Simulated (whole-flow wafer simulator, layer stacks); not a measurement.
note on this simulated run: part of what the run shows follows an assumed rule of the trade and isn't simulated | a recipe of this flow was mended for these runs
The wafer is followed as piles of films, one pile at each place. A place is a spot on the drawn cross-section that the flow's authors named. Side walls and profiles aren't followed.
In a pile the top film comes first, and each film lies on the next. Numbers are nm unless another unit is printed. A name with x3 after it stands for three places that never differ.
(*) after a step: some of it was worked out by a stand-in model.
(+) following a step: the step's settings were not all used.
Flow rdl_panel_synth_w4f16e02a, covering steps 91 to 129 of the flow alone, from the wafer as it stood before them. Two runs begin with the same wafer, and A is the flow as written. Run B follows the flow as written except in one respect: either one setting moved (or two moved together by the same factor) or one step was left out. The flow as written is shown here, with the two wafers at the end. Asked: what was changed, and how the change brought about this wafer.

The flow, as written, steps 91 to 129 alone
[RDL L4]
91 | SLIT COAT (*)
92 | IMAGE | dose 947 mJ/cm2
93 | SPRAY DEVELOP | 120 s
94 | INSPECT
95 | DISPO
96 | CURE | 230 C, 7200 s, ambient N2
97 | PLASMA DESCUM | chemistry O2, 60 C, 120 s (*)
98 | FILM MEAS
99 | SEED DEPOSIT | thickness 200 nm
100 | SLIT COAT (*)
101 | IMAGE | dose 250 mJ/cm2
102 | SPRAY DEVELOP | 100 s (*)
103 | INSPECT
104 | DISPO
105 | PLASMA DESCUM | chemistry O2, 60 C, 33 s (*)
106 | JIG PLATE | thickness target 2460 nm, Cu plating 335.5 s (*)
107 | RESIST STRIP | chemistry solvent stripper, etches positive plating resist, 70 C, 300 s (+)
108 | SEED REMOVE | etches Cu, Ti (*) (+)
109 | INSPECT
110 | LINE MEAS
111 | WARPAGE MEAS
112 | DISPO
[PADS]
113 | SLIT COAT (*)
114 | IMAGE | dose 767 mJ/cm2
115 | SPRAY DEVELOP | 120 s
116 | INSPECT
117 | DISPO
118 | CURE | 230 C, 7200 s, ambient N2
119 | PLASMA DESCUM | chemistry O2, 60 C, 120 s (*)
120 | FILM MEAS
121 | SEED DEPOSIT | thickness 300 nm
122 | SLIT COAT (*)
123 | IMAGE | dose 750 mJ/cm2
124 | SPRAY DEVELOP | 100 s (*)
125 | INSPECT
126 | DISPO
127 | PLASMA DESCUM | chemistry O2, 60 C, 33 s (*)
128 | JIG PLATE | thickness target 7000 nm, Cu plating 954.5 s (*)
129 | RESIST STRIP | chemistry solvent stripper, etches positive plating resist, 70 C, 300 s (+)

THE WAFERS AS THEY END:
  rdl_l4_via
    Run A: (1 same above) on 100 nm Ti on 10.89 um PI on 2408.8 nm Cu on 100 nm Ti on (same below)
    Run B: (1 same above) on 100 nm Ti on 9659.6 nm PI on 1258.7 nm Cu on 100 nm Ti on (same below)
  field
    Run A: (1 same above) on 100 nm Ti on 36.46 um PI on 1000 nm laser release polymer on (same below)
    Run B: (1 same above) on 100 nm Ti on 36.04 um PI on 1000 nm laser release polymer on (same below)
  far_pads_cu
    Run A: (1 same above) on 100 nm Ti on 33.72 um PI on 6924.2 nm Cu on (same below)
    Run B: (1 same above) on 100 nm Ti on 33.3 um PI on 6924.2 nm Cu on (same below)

Cause: step 106, JIG PLATE: Cu plating 179.2 s was run, while the flow as written has Cu plating 335.5 s.

Step by step, how the change led to this:
  106 | JIG PLATE | thickness target 2460 nm, Cu plating 335.5 s (*)
      rdl_l4_cu, rdl_l4_land, rdl_l4_via, pads_land, pads_via: A Cu gains 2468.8 | B Cu gains 1318.7
  113 | SLIT COAT (*)
      rdl_l4_via: A PI gains 10.89 um (new film) | B PI gains 9659.6 (new film)
      field: A PI gains 5893.8 | B PI gains 5471.9
      (also at 21 further places)
  122 | SLIT COAT (*)
      rdl_l2_cu, rdl_l2_space: A ILINE-POS-THICK-GRADE-A gains 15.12 um (new film) | B ILINE-POS-THICK-GRADE-A gains 15.13 um (new film)
      rdl_l1_space: A ILINE-POS-THICK-GRADE-A gains 15.17 um (new film) | B ILINE-POS-THICK-GRADE-A gains 15.18 um (new film)
      (also at 11 further places)
  124 | SPRAY DEVELOP | 100 s (*)
      pads_cu: A ILINE-POS-THICK-GRADE-A loses 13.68 um (all of it) | B ILINE-POS-THICK-GRADE-A loses 13.62 um (all of it)
      pads_land: A ILINE-POS-THICK-GRADE-A loses 13.11 um (all of it) | B ILINE-POS-THICK-GRADE-A loses 13.21 um (all of it)
      (also at 1 further place)
  129 | RESIST STRIP | chemistry solvent stripper, etches positive plating resist, 70 C, 300 s (+)
      rdl_l2_cu, rdl_l2_space: A ILINE-POS-THICK-GRADE-A loses 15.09 um (all of it) | B ILINE-POS-THICK-GRADE-A loses 15.1 um (all of it)
      rdl_l1_space: A ILINE-POS-THICK-GRADE-A loses 15.14 um (all of it) | B ILINE-POS-THICK-GRADE-A loses 15.15 um (all of it)
      (also at 9 further places)
